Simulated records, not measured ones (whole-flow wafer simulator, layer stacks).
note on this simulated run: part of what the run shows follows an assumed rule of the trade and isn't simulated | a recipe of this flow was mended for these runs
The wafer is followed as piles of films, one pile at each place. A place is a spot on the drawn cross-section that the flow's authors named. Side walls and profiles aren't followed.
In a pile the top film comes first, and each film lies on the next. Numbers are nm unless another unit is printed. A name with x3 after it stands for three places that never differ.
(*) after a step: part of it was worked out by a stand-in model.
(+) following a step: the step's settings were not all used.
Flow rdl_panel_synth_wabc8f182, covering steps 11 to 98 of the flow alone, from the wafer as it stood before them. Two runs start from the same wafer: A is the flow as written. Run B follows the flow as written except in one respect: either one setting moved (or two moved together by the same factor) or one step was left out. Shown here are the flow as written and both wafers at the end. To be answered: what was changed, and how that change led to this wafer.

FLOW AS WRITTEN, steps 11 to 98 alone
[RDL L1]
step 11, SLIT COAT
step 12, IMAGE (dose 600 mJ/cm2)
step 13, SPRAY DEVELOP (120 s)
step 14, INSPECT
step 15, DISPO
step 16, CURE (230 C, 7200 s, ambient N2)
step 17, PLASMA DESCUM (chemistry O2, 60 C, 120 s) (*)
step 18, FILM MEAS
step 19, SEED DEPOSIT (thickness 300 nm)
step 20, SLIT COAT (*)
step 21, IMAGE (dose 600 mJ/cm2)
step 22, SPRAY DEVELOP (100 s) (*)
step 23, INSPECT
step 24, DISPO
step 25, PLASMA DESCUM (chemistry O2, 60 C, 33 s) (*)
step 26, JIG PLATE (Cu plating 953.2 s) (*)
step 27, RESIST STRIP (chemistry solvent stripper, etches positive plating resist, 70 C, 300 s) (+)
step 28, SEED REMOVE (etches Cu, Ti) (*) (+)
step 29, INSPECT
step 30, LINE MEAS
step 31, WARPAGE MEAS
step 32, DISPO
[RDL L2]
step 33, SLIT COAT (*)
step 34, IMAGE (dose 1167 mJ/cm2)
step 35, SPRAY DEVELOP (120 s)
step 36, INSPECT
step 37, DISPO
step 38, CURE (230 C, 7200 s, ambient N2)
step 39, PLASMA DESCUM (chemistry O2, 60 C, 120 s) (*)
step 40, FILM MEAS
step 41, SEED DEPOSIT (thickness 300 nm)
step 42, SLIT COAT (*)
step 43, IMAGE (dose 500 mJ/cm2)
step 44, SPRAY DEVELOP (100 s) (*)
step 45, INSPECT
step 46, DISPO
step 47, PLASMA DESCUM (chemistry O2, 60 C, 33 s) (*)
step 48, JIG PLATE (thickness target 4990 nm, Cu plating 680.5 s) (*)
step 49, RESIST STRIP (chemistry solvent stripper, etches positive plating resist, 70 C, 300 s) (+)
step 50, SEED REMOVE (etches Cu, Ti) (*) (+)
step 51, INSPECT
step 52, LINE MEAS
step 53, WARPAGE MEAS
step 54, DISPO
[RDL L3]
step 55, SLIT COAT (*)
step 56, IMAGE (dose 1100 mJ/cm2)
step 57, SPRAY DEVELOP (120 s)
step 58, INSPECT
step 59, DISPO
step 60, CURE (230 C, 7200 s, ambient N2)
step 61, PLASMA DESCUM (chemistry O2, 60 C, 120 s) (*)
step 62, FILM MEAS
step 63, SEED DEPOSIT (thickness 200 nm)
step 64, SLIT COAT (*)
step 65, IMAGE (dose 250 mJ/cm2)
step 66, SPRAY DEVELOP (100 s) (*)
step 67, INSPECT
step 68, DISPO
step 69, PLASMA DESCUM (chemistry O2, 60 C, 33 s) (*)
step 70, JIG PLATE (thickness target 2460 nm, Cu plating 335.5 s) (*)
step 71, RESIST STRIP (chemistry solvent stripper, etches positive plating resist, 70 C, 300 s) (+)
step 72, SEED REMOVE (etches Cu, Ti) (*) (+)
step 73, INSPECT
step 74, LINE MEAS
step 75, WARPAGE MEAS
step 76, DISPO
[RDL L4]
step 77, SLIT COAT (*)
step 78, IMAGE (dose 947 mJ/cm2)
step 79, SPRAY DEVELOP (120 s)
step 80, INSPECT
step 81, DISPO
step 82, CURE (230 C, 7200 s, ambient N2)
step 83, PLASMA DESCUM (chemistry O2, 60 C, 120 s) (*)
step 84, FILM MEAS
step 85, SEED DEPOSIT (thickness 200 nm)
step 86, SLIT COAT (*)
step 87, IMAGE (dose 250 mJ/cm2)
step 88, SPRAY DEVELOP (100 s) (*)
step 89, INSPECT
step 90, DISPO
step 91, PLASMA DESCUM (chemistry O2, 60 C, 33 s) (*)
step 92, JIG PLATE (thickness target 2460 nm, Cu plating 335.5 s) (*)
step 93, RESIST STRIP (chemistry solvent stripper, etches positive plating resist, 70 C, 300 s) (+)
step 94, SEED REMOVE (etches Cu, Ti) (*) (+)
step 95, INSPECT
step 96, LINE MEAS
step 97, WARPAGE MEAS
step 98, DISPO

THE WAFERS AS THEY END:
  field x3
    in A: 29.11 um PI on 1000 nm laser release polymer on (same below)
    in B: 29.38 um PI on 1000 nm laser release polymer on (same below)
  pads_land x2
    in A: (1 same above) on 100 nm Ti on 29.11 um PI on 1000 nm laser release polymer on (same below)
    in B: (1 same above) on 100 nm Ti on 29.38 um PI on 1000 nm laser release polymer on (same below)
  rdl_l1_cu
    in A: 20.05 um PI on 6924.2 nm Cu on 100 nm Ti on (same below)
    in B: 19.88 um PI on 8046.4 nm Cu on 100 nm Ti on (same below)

What caused this: step 26, JIG PLATE: Cu plating 1106 s was run, though the flow has Cu plating 953.2 s.

How this came from the change, step by step:
  step 26, JIG PLATE (Cu plating 953.2 s) (*)
      rdl_l1_cu, rdl_l1_via, rdl_l1_rim, rdl_l2_land, rdl_l2_via: A Cu gains 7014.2 | B Cu gains 8136.4
  step 33, SLIT COAT (*)
      rdl_l2_cu, rdl_l2_space: A PI gains 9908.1 | B PI gains 10.49 um
      field x3, rdl_l3_cu, rdl_l3_space and 9 more: A PI gains 8062.5 | B PI gains 8326.3
      (also at 3 further places)
  step 42, SLIT COAT (*)
      rdl_l1_via: A ILINE-POS-THICK-GRADE-A gains 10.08 um (new film) | B ILINE-POS-THICK-GRADE-A gains 9929.9 (new film)
      rdl_l2_cu, rdl_l2_space: A ILINE-POS-THICK-GRADE-A gains 10.13 um (new film) | B ILINE-POS-THICK-GRADE-A gains 10.26 um (new film)
      (also at 3 further places)
  step 44, SPRAY DEVELOP (100 s) (*)
      rdl_l2_cu: A ILINE-POS-THICK-GRADE-A loses 10.13 um (all of it) | B ILINE-POS-THICK-GRADE-A loses 10.26 um (all of it)
      rdl_l2_land: A ILINE-POS-THICK-GRADE-A loses 7139.5 (all of it) | B ILINE-POS-THICK-GRADE-A loses 6993.6 (all of it)
      (also at 1 further place)
  step 49, RESIST STRIP (chemistry solvent stripper, etches positive plating resist, 70 C, 300 s) (+)
      rdl_l1_via: A ILINE-POS-THICK-GRADE-A loses 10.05 um (all of it) | B ILINE-POS-THICK-GRADE-A loses 9900.2 (all of it)
      rdl_l1_space: A ILINE-POS-THICK-GRADE-A loses 10.49 um (all of it) | B ILINE-POS-THICK-GRADE-A loses 10.63 um (all of it)
      (also at 1 further place)
  step 55, SLIT COAT (*)
      rdl_l2_space: A PI gains 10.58 um | B PI gains 10.71 um
      rdl_l2_land: A PI gains 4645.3 (new film) | B PI gains 4514.6 (new film)
      (also at 1 further place)
